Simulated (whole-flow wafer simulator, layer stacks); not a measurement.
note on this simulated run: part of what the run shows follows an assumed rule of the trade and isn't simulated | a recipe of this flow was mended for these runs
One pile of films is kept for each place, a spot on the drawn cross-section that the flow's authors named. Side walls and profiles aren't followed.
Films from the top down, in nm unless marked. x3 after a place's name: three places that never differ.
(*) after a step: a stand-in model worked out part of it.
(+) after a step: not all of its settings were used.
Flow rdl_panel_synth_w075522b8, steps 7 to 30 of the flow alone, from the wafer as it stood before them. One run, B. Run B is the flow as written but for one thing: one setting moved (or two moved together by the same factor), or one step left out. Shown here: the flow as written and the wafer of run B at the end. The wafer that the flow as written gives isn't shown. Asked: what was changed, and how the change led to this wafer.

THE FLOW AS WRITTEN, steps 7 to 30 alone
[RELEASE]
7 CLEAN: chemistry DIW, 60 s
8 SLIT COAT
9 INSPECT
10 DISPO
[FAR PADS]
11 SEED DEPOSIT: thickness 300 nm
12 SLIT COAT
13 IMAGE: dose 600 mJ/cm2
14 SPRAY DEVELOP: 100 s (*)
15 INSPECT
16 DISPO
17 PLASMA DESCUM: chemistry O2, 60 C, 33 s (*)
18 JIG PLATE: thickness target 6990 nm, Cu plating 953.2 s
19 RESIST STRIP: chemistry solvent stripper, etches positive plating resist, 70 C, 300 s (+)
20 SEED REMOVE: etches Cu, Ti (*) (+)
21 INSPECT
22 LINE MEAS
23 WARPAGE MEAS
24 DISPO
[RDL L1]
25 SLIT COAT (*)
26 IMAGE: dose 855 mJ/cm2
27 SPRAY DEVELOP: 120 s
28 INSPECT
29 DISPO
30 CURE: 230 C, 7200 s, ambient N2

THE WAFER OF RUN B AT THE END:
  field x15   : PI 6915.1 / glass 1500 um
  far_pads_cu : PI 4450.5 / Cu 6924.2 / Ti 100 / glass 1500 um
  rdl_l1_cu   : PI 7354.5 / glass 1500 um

The cause: step 8, SLIT COAT, was left out.

How the change led to this, step by step:
  (no step that both runs have acts differently)
